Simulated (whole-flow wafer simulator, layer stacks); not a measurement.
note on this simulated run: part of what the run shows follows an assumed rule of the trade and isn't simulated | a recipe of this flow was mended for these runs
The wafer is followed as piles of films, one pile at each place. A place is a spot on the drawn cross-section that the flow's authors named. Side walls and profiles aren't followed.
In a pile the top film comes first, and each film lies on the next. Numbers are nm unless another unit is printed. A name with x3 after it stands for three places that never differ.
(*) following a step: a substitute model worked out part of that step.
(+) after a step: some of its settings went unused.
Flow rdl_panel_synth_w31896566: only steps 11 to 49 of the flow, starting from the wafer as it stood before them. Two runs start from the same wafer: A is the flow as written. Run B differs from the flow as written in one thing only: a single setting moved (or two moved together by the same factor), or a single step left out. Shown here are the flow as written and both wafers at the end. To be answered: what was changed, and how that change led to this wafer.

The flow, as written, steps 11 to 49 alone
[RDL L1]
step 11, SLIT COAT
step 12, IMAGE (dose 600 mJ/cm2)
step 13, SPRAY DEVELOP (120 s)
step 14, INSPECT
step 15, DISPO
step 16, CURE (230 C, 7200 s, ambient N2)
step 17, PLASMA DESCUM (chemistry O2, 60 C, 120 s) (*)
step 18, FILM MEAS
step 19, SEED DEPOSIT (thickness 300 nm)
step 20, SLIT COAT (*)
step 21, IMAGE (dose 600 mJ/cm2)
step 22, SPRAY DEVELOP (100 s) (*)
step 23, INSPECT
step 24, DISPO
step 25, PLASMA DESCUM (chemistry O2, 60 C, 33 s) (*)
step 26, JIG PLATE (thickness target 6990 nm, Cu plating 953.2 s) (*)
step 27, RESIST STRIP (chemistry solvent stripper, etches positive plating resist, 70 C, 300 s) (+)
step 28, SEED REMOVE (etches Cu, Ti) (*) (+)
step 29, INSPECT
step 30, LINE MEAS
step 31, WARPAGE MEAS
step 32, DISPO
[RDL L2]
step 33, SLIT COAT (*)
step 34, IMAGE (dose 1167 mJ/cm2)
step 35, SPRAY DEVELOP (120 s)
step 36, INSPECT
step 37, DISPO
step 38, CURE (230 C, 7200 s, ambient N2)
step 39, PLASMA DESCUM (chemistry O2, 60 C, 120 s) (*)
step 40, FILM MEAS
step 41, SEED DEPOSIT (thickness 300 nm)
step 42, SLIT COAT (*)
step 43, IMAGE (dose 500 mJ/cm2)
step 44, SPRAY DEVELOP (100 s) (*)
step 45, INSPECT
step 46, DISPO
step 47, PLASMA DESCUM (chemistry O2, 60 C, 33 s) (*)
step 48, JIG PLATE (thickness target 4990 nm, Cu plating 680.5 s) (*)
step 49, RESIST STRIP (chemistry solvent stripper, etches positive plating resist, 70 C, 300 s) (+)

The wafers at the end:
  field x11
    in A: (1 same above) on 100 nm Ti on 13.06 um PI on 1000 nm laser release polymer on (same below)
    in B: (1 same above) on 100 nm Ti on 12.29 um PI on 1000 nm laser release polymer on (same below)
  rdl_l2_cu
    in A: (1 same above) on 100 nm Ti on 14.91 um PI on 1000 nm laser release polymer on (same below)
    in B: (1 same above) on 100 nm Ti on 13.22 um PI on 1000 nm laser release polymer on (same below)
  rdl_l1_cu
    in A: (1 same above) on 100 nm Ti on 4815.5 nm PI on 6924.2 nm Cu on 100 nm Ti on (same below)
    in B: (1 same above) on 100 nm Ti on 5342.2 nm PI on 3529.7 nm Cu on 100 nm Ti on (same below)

The reason: step 26, JIG PLATE: Cu plating 491.9 s was run, whereas the flow has Cu plating 953.2 s.

The path from the change to this, step by step:
  step 26, JIG PLATE (thickness target 6990 nm, Cu plating 953.2 s) (*)
      rdl_l1_cu, rdl_l1_via, rdl_l1_rim, rdl_l2_land, rdl_l2_via: A Cu gains 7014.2 | B Cu gains 3619.7
  step 33, SLIT COAT (*)
      rdl_l1_space: A PI gains 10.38 um | B PI gains 8100.2
      field x11, rdl_l2_rim x3: A PI gains 8062.5 | B PI gains 7289
      (and at 6 other places as well)
  step 42, SLIT COAT (*)
      rdl_l2_cu, rdl_l2_space: A ILINE-POS-THICK-GRADE-A gains 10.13 um (new film) | B ILINE-POS-THICK-GRADE-A gains 9705.8 (new film)
      rdl_l1_space: A ILINE-POS-THICK-GRADE-A gains 10.52 um (new film) | B ILINE-POS-THICK-GRADE-A gains 10.04 um (new film)
      (and at 4 other places as well)
  step 44, SPRAY DEVELOP (100 s) (*)
      rdl_l2_cu: A ILINE-POS-THICK-GRADE-A loses 10.13 um (all of it) | B ILINE-POS-THICK-GRADE-A loses 9705.8 (all of it)
      rdl_l2_land: A ILINE-POS-THICK-GRADE-A loses 7139.5 (all of it) | B ILINE-POS-THICK-GRADE-A loses 7619.7 (all of it)
      (and at 1 other place as well)
  step 49, RESIST STRIP (chemistry solvent stripper, etches positive plating resist, 70 C, 300 s) (+)
      rdl_l2_space: A ILINE-POS-THICK-GRADE-A loses 10.1 um (all of it) | B ILINE-POS-THICK-GRADE-A loses 9676.1 (all of it)
      rdl_l1_space: A ILINE-POS-THICK-GRADE-A loses 10.49 um (all of it) | B ILINE-POS-THICK-GRADE-A loses 10.01 um (all of it)
      (and at 2 other places as well)
